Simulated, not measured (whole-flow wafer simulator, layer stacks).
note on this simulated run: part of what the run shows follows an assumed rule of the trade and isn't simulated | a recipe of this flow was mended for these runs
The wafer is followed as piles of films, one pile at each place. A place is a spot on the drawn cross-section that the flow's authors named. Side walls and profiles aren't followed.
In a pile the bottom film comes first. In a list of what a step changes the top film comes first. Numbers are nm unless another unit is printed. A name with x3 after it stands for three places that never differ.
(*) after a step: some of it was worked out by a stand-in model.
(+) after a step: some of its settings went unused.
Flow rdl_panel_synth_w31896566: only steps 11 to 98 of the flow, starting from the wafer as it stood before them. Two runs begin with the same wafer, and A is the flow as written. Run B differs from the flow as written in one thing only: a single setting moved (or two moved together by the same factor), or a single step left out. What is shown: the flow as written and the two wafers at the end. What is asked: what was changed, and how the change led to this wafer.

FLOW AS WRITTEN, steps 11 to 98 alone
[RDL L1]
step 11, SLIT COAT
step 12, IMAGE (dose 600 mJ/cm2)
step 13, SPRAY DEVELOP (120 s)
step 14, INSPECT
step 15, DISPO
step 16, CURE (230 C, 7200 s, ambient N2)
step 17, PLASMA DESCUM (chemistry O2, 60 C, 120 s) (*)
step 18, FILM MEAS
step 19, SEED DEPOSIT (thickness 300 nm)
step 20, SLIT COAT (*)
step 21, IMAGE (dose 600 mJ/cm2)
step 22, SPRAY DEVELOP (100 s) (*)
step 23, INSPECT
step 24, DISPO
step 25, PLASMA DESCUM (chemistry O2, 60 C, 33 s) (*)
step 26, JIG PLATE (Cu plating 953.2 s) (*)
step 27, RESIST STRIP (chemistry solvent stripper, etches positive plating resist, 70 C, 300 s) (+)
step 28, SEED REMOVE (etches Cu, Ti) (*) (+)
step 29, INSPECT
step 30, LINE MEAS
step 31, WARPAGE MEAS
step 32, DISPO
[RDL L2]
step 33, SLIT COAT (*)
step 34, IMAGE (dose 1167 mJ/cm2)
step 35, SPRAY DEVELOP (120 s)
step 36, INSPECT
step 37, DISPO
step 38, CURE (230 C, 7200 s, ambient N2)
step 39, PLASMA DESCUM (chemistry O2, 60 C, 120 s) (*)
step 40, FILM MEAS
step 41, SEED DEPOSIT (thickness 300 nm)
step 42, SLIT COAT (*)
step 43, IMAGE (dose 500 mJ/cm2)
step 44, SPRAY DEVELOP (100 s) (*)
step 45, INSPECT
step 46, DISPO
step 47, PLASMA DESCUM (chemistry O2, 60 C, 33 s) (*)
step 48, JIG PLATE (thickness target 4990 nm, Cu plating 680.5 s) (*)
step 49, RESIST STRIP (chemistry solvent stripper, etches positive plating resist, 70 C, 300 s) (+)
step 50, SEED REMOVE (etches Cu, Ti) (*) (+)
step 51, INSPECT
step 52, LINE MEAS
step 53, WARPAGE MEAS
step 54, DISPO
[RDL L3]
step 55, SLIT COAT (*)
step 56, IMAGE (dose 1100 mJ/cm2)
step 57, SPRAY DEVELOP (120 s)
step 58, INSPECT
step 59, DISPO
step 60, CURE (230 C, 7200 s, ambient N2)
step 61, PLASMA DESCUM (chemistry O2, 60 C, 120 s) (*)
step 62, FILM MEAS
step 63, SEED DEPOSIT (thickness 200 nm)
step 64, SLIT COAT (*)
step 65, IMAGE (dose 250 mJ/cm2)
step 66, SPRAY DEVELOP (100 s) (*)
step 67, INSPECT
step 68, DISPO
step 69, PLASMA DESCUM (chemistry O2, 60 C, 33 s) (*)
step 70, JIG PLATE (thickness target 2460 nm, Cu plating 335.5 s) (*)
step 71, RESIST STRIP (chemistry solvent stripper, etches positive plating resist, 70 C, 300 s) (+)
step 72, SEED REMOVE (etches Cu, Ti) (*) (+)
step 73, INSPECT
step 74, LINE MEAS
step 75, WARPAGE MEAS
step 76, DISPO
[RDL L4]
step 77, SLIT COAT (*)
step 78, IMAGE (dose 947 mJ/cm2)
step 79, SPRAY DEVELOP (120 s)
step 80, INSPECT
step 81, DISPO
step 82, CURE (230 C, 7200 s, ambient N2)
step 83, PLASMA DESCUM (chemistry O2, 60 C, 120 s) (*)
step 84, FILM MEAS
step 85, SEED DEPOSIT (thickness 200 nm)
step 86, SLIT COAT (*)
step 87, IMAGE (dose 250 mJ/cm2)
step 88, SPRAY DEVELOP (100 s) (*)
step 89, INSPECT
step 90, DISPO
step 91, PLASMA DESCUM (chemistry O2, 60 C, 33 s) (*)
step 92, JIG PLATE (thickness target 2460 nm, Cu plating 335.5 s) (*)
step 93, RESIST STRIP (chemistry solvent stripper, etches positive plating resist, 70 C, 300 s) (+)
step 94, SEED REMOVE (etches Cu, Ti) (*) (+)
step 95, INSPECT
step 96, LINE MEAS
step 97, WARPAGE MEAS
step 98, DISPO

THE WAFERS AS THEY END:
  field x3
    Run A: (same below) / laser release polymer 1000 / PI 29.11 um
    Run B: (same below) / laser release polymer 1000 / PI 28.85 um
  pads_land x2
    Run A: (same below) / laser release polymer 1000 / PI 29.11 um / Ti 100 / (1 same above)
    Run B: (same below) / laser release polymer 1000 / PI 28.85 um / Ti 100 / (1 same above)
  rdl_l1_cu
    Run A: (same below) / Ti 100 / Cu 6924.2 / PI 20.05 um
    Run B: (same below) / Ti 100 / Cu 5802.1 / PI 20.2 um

The reason: step 26, JIG PLATE: Cu plating 800.7 s was run, while the flow as written has Cu plating 953.2 s.

The path from the change to this, step by step:
  step 26, JIG PLATE (Cu plating 953.2 s) (*)
      rdl_l1_cu, rdl_l1_via, rdl_l1_rim, rdl_l2_land, rdl_l2_via: A Cu gains 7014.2 | B Cu gains 5892.1
  step 33, SLIT COAT (*)
      rdl_l1_space: A PI gains 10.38 um | B PI gains 9615.5
      field x3, rdl_l3_cu, rdl_l3_space and 9 more: A PI gains 8062.5 | B PI gains 7802.8
      (as well as at 4 more places)
  step 42, SLIT COAT (*)
      rdl_l2_cu, rdl_l2_space: A ILINE-POS-THICK-GRADE-A gains 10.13 um (new film) | B ILINE-POS-THICK-GRADE-A gains 9993.5 (new film)
      rdl_l1_space: A ILINE-POS-THICK-GRADE-A gains 10.52 um (new film) | B ILINE-POS-THICK-GRADE-A gains 10.37 um (new film)
      (as well as at 3 more places)
  step 44, SPRAY DEVELOP (100 s) (*)
      rdl_l2_cu: A ILINE-POS-THICK-GRADE-A loses 10.13 um (all of it) | B ILINE-POS-THICK-GRADE-A loses 9993.5 (all of it)
      rdl_l2_land: A ILINE-POS-THICK-GRADE-A loses 7139.5 (all of it) | B ILINE-POS-THICK-GRADE-A loses 7291.8 (all of it)
      (as well as at 1 more place)
  step 49, RESIST STRIP (chemistry solvent stripper, etches positive plating resist, 70 C, 300 s) (+)
      rdl_l2_space: A ILINE-POS-THICK-GRADE-A loses 10.1 um (all of it) | B ILINE-POS-THICK-GRADE-A loses 9963.8 (all of it)
      rdl_l1_space: A ILINE-POS-THICK-GRADE-A loses 10.49 um (all of it) | B ILINE-POS-THICK-GRADE-A loses 10.34 um (all of it)
      (as well as at 1 more place)
  step 55, SLIT COAT (*)
      rdl_l2_cu: A PI gains 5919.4 (new film) | B PI gains 5798.1 (new film)
      rdl_l2_space: A PI gains 10.58 um | B PI gains 10.44 um
      (as well as at 2 more places)
